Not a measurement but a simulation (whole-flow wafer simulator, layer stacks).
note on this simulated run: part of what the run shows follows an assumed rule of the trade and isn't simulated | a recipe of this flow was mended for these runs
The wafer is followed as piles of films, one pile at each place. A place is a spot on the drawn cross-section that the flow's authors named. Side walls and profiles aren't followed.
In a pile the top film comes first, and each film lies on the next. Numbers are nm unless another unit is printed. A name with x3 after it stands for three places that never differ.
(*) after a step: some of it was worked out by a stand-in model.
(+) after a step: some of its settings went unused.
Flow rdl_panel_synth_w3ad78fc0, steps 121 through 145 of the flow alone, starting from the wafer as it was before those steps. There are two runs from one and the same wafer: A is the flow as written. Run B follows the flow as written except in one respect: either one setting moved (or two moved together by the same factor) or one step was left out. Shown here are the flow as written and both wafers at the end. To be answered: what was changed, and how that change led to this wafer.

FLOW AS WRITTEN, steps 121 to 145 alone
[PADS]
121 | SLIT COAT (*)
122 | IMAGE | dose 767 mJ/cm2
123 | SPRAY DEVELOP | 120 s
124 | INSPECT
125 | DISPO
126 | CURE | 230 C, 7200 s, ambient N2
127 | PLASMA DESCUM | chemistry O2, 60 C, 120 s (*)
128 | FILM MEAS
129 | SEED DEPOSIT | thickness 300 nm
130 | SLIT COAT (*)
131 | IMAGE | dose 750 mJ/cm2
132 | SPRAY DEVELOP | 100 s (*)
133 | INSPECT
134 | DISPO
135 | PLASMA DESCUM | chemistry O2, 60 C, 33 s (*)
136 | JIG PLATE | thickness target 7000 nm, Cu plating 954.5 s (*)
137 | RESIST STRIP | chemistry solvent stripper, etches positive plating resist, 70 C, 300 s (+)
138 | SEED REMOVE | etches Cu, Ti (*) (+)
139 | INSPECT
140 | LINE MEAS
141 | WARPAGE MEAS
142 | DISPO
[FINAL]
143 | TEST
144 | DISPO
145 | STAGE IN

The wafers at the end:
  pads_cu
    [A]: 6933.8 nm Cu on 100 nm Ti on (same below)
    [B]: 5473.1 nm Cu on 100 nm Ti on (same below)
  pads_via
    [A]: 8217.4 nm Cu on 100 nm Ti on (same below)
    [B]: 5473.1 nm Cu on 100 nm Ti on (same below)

Cause: step 136, JIG PLATE: Cu plating 756 s was run, while the flow as written has Cu plating 954.5 s.

How this came from the change, step by step:
  136 | JIG PLATE | thickness target 7000 nm, Cu plating 954.5 s (*)
      pads_cu, pads_land: A +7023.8 Cu | B +5563.1 Cu
      pads_via: A +8307.4 Cu | B +5563.1 Cu
